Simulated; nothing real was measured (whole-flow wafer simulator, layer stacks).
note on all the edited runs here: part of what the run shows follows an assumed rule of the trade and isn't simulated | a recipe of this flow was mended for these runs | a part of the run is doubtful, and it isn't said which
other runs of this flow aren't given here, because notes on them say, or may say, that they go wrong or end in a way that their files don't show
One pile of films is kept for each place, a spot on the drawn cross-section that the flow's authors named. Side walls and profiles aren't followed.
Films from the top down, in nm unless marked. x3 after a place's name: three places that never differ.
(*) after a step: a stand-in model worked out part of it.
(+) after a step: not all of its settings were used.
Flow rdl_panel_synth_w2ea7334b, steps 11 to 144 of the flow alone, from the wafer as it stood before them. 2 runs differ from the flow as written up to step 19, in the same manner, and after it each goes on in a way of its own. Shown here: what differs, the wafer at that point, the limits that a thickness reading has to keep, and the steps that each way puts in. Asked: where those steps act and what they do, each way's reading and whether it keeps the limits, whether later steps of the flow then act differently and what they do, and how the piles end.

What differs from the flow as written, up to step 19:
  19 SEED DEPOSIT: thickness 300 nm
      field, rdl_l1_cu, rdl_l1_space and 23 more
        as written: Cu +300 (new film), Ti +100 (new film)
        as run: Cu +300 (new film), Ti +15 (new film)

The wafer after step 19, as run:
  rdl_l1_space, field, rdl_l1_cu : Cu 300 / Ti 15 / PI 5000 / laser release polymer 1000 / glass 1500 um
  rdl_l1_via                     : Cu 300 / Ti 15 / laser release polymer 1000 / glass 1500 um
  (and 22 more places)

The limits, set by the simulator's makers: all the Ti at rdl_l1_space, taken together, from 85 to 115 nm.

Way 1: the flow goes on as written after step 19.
  The reading after step 19: 15 nm, outside the limits.
  Later steps of the flow that act differently than as written (9 more steps differ only slightly, by at most 2% or 0.5 nm, whichever is larger, and aren't shown):
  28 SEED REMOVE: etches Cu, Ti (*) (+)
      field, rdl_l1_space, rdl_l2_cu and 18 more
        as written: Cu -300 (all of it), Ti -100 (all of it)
        this way: Cu -300 (all of it), Ti -15 (all of it)
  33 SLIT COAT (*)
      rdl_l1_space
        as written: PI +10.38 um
        this way: PI +10.32 um
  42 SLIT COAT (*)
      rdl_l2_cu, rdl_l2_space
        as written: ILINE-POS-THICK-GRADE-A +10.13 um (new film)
        this way: ILINE-POS-THICK-GRADE-A +10.12 um (new film)
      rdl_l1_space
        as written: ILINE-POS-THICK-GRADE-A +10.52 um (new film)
        this way: ILINE-POS-THICK-GRADE-A +10.51 um (new film)
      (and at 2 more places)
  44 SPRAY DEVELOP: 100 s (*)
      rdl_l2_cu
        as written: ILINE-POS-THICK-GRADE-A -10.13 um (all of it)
        this way: ILINE-POS-THICK-GRADE-A -10.12 um (all of it)
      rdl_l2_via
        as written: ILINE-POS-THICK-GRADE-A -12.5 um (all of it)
        this way: ILINE-POS-THICK-GRADE-A -12.52 um (all of it)
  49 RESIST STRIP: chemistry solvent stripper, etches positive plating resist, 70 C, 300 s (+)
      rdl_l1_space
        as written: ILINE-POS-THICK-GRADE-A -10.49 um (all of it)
        this way: ILINE-POS-THICK-GRADE-A -10.48 um (all of it)
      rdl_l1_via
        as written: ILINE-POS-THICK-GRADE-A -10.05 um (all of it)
        this way: ILINE-POS-THICK-GRADE-A -10.06 um (all of it)
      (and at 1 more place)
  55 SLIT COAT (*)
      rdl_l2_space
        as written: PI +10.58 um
        this way: PI +10.57 um
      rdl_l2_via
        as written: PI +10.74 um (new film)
        this way: PI +10.75 um (new film)
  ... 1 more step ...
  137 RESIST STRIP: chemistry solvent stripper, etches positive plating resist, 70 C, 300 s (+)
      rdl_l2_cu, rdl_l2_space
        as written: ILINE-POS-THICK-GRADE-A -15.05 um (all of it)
        this way: ILINE-POS-THICK-GRADE-A -15.04 um (all of it)
  At the end the piles differ from the flow's by more than 2% or 0.5 nm, whichever is larger, at rdl_l1_cu, rdl_l1_via, rdl_l1_rim, rdl_l2_land, rdl_l2_via.
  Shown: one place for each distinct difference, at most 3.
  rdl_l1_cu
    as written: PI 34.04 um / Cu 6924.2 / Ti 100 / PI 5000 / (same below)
    this way: PI 34.05 um / Cu 6924.2 / Ti 15 / PI 5000 / (same below)
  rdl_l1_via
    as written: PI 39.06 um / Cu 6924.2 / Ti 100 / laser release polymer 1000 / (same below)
    this way: PI 39.07 um / Cu 6924.2 / Ti 15 / laser release polymer 1000 / (same below)
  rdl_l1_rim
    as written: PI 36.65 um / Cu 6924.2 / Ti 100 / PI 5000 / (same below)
    this way: PI 36.68 um / Cu 6924.2 / Ti 15 / PI 5000 / (same below)

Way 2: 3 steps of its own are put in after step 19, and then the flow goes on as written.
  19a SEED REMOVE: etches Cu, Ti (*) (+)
      field, rdl_l1_cu, rdl_l1_space and 23 more
        Cu -300 (all of it), Ti -15 (all of it)
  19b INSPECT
      changes no film at any place that is followed
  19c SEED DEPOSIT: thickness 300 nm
      field, rdl_l1_cu, rdl_l1_space and 23 more
        Cu +300 (new film), Ti +100 (new film)
  The reading after step 19c: 100 nm, within the limits.
  No later step of the flow acts differently than as written at any place that is followed.
  At the end the piles are the same as the flow's at every place that both follow.

Within the limits: way 2. Outside them: way 1.
